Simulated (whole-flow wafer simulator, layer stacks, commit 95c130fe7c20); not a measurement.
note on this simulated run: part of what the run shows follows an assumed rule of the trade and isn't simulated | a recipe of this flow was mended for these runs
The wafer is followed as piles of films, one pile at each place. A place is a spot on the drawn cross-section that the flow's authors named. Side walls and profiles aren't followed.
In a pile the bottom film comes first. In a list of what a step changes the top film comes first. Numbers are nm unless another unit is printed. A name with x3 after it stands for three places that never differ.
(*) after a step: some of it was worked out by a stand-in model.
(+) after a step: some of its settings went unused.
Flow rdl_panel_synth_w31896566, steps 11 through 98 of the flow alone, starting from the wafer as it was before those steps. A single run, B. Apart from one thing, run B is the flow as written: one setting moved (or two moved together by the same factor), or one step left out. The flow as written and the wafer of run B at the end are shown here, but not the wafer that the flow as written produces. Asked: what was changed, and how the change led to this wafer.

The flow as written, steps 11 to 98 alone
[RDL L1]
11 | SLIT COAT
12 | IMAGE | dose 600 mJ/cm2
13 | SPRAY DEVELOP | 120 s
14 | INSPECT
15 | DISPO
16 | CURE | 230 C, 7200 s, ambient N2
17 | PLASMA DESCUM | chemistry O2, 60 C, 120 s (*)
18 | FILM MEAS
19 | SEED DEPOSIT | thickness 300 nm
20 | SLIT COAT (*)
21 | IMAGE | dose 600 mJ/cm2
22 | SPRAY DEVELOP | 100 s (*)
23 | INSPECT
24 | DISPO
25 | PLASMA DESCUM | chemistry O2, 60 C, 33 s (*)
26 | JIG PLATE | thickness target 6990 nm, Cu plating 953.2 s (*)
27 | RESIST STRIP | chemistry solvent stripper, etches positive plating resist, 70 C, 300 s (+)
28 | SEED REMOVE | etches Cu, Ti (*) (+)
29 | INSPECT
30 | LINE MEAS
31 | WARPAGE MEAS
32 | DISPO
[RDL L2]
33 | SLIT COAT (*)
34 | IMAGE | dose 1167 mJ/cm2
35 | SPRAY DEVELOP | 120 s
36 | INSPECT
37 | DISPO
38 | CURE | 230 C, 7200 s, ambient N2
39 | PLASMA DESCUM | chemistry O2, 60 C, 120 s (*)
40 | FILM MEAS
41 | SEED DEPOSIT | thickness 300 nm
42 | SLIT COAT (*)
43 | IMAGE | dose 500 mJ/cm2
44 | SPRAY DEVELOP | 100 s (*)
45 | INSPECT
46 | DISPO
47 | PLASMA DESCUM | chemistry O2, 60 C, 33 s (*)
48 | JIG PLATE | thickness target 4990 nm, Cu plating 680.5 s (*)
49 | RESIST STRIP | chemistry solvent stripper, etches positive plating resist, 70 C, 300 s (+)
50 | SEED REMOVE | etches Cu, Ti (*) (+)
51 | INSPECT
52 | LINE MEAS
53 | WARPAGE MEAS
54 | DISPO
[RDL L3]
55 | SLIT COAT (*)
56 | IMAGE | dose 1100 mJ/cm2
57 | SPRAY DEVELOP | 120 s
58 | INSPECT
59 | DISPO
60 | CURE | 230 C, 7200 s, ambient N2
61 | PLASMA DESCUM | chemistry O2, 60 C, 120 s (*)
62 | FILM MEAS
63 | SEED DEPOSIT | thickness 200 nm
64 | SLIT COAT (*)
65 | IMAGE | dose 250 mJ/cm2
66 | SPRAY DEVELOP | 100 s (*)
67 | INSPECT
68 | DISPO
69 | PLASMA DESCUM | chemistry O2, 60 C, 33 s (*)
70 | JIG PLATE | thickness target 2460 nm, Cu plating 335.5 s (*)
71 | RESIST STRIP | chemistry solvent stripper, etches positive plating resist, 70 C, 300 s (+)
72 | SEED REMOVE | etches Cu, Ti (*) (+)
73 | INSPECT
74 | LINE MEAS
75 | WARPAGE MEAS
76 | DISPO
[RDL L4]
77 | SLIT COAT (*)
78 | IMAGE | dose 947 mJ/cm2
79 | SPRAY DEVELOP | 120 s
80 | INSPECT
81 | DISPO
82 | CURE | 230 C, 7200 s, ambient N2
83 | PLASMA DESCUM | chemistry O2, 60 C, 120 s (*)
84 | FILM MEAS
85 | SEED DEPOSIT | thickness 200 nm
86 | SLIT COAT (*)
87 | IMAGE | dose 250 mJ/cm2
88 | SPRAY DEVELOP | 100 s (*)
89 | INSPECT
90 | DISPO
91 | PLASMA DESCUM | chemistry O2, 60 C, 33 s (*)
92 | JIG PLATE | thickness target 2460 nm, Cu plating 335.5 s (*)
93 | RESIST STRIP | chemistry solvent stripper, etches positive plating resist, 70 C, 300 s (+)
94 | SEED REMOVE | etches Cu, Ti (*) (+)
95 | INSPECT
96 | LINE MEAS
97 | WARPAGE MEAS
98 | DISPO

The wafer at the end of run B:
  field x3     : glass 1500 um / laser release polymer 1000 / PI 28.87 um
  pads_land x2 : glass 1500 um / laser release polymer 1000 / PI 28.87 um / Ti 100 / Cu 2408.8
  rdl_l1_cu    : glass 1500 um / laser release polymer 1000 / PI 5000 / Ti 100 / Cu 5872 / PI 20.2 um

What caused this: step 26, JIG PLATE: Cu plating 810.2 s was run, while the flow as written has Cu plating 953.2 s.

Step by step, how the change led to this:
  26 | JIG PLATE | thickness target 6990 nm, Cu plating 953.2 s (*)
      rdl_l1_cu, rdl_l1_via, rdl_l1_rim, rdl_l2_land, rdl_l2_via: Cu gains 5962 (as written it would have been: Cu gains 7014.2)
  33 | SLIT COAT (*)
      rdl_l1_space: PI gains 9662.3 (as written it would have been: PI gains 10.38 um)
      field x3, rdl_l3_cu, rdl_l3_space and 9 more: PI gains 7818.9 (as written it would have been: PI gains 8062.5)
      (as well as at 4 more places)
  42 | SLIT COAT (*)
      rdl_l2_cu, rdl_l2_space: ILINE-POS-THICK-GRADE-A gains 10 um (new film) (as written it would have been: ILINE-POS-THICK-GRADE-A gains 10.13 um (new film))
      rdl_l1_space: ILINE-POS-THICK-GRADE-A gains 10.38 um (new film) (as written it would have been: ILINE-POS-THICK-GRADE-A gains 10.52 um (new film))
      (as well as at 2 more places)
  44 | SPRAY DEVELOP | 100 s (*)
      rdl_l2_cu: ILINE-POS-THICK-GRADE-A loses 10 um (all of it) (as written it would have been: ILINE-POS-THICK-GRADE-A loses 10.13 um (all of it))
      rdl_l2_via: ILINE-POS-THICK-GRADE-A loses 12.67 um (all of it) (as written it would have been: ILINE-POS-THICK-GRADE-A loses 12.5 um (all of it))
  49 | RESIST STRIP | chemistry solvent stripper, etches positive plating resist, 70 C, 300 s (+)
      rdl_l2_space: ILINE-POS-THICK-GRADE-A loses 9972.2 (all of it) (as written it would have been: ILINE-POS-THICK-GRADE-A loses 10.1 um (all of it))
      rdl_l1_space: ILINE-POS-THICK-GRADE-A loses 10.35 um (all of it) (as written it would have been: ILINE-POS-THICK-GRADE-A loses 10.49 um (all of it))
      (as well as at 1 more place)
  55 | SLIT COAT (*)
      rdl_l2_space: PI gains 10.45 um (as written it would have been: PI gains 10.58 um)
      rdl_l2_land: PI gains 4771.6 (new film) (as written it would have been: PI gains 4645.3 (new film))
      (as well as at 1 more place)
